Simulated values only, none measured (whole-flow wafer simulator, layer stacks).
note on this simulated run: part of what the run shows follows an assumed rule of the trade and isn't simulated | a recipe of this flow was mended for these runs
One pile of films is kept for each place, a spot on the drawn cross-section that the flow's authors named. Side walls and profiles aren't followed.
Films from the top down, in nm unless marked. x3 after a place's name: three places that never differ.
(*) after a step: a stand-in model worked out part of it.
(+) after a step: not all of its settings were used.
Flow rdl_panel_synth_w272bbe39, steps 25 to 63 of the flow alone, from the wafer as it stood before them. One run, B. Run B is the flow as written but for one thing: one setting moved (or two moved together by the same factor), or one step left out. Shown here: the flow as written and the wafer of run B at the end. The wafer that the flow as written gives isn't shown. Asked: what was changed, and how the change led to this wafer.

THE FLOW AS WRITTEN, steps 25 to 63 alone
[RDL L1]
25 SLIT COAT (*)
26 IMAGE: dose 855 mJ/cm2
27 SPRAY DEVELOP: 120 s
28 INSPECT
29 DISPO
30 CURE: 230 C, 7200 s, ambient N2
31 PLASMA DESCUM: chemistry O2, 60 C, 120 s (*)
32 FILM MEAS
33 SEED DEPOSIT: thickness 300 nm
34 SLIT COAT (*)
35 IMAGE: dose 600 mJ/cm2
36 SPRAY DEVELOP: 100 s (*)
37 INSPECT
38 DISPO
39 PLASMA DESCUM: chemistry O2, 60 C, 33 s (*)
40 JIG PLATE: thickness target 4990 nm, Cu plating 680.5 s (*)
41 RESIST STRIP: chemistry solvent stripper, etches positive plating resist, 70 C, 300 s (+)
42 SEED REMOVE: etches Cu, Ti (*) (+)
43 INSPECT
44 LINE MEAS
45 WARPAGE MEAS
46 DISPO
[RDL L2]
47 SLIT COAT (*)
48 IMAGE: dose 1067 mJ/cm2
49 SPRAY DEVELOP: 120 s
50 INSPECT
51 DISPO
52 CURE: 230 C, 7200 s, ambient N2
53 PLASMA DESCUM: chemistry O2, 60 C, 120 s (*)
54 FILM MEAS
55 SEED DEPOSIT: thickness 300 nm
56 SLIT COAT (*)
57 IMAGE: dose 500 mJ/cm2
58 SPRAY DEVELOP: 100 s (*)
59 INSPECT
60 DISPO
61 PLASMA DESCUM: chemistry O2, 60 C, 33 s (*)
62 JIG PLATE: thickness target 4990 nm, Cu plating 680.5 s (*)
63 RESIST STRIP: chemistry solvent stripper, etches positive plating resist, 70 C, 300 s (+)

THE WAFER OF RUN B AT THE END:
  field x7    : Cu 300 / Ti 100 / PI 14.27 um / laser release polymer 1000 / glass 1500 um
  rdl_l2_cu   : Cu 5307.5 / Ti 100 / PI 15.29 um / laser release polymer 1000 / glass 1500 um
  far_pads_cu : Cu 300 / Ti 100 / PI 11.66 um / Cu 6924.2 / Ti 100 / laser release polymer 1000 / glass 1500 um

The cause: step 40, JIG PLATE: Cu plating 534.2 s was run, where the flow has Cu plating 680.5 s.

How the change led to this, step by step:
  40 JIG PLATE: thickness target 4990 nm, Cu plating 680.5 s (*)
      rdl_l1_cu, rdl_l1_land, rdl_l1_via, rdl_l1_rim, rdl_l2_land, rdl_l2_via: Cu +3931 (as written it would be: Cu +5007.5)
  47 SLIT COAT (*)
      field x7, rdl_l2_rim x3: PI +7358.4 (as written it would be: PI +7600.9)
      rdl_l2_cu, rdl_l2_space: PI +8370.9 (as written it would be: PI +8899.9)
      (and at 5 more places)
  56 SLIT COAT (*)
      rdl_l1_cu: ILINE-POS-THICK-GRADE-A +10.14 um (new film) (as written it would be: ILINE-POS-THICK-GRADE-A +10.04 um (new film))
      rdl_l1_space: ILINE-POS-THICK-GRADE-A +10.93 um (new film) (as written it would be: ILINE-POS-THICK-GRADE-A +11.02 um (new film))
      (and at 2 more places)
  58 SPRAY DEVELOP: 100 s (*)
      rdl_l2_land: ILINE-POS-THICK-GRADE-A -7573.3 (all of it) (as written it would be: ILINE-POS-THICK-GRADE-A -7416.3 (all of it))
      rdl_l2_via: ILINE-POS-THICK-GRADE-A -13.01 um (all of it) (as written it would be: ILINE-POS-THICK-GRADE-A -12.83 um (all of it))
  63 RESIST STRIP: chemistry solvent stripper, etches positive plating resist, 70 C, 300 s (+)
      rdl_l1_cu: ILINE-POS-THICK-GRADE-A -10.11 um (all of it) (as written it would be: ILINE-POS-THICK-GRADE-A -10.01 um (all of it))
      rdl_l1_space: ILINE-POS-THICK-GRADE-A -10.9 um (all of it) (as written it would be: ILINE-POS-THICK-GRADE-A -10.99 um (all of it))
